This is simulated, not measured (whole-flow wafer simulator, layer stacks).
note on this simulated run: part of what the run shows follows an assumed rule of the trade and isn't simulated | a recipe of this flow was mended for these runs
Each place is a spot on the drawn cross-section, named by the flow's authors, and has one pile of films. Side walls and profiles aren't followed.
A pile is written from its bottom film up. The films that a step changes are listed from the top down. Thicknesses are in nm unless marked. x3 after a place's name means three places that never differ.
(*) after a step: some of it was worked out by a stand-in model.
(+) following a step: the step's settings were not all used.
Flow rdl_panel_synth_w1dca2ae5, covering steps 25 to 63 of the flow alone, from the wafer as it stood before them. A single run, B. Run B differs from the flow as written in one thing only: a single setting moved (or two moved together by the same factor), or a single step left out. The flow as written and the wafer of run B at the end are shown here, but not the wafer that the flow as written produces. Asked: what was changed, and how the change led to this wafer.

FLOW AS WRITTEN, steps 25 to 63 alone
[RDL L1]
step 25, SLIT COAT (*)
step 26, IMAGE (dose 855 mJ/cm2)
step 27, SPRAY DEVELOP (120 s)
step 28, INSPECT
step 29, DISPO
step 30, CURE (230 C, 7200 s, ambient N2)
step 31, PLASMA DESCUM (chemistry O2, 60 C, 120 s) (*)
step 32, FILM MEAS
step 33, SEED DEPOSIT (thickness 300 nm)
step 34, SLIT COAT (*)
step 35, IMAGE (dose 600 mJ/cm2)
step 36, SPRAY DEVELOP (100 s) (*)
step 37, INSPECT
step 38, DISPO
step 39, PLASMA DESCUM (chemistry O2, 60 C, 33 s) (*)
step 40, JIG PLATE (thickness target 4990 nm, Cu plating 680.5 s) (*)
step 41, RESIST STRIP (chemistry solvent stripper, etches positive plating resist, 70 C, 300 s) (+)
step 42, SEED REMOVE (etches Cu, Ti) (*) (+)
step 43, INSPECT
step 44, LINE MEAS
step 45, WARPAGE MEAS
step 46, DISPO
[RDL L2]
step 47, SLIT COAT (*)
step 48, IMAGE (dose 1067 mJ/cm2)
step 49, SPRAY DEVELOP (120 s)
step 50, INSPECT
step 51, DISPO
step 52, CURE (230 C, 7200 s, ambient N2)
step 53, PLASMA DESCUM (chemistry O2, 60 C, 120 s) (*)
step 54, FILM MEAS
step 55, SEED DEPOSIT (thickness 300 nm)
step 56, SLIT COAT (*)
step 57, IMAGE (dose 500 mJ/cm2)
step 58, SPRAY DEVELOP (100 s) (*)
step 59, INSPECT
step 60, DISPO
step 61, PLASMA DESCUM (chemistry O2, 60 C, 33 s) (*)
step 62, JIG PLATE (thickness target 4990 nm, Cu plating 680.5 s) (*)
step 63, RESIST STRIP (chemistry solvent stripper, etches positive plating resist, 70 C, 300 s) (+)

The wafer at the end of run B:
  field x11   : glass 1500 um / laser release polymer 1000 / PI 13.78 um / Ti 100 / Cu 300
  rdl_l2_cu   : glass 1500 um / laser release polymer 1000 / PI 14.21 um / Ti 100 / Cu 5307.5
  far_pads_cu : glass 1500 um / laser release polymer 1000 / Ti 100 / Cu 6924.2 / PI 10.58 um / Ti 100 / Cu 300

Cause: step 40, JIG PLATE: Cu plating 230.7 s was run, while the flow as written has Cu plating 680.5 s.

Step by step, how the change led to this:
  step 40, JIG PLATE (thickness target 4990 nm, Cu plating 680.5 s) (*)
      rdl_l1_cu, rdl_l1_land, rdl_l1_via, rdl_l1_rim, rdl_l2_land, rdl_l2_via: +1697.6 Cu (in the flow as written it would be: +5007.5 Cu)
  step 47, SLIT COAT (*)
      field x11, rdl_l2_rim x3: +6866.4 PI (in the flow as written it would be: +7600.9 PI)
      rdl_l2_cu, rdl_l2_space: +7298.2 PI (in the flow as written it would be: +8899.9 PI)
      (as well as at 7 more places)
  step 56, SLIT COAT (*)
      rdl_l1_via: +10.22 um ILINE-POS-THICK-GRADE-A (new film) (in the flow as written it would be: +9582.7 ILINE-POS-THICK-GRADE-A (new film))
      far_pads_cu: +9493.9 ILINE-POS-THICK-GRADE-A (new film) (in the flow as written it would be: +9933.1 ILINE-POS-THICK-GRADE-A (new film))
      (as well as at 8 more places)
  step 58, SPRAY DEVELOP (100 s) (*)
      rdl_l2_cu: -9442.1 ILINE-POS-THICK-GRADE-A (all of it) (in the flow as written it would be: -9884.2 ILINE-POS-THICK-GRADE-A (all of it))
      rdl_l2_land: -7918.8 ILINE-POS-THICK-GRADE-A (all of it) (in the flow as written it would be: -7416.3 ILINE-POS-THICK-GRADE-A (all of it))
      (as well as at 1 more place)
  step 63, RESIST STRIP (chemistry solvent stripper, etches positive plating resist, 70 C, 300 s) (+)
      rdl_l1_via: -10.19 um ILINE-POS-THICK-GRADE-A (all of it) (in the flow as written it would be: -9553 ILINE-POS-THICK-GRADE-A (all of it))
      far_pads_cu: -9464.2 ILINE-POS-THICK-GRADE-A (all of it) (in the flow as written it would be: -9903.4 ILINE-POS-THICK-GRADE-A (all of it))
      (as well as at 5 more places)
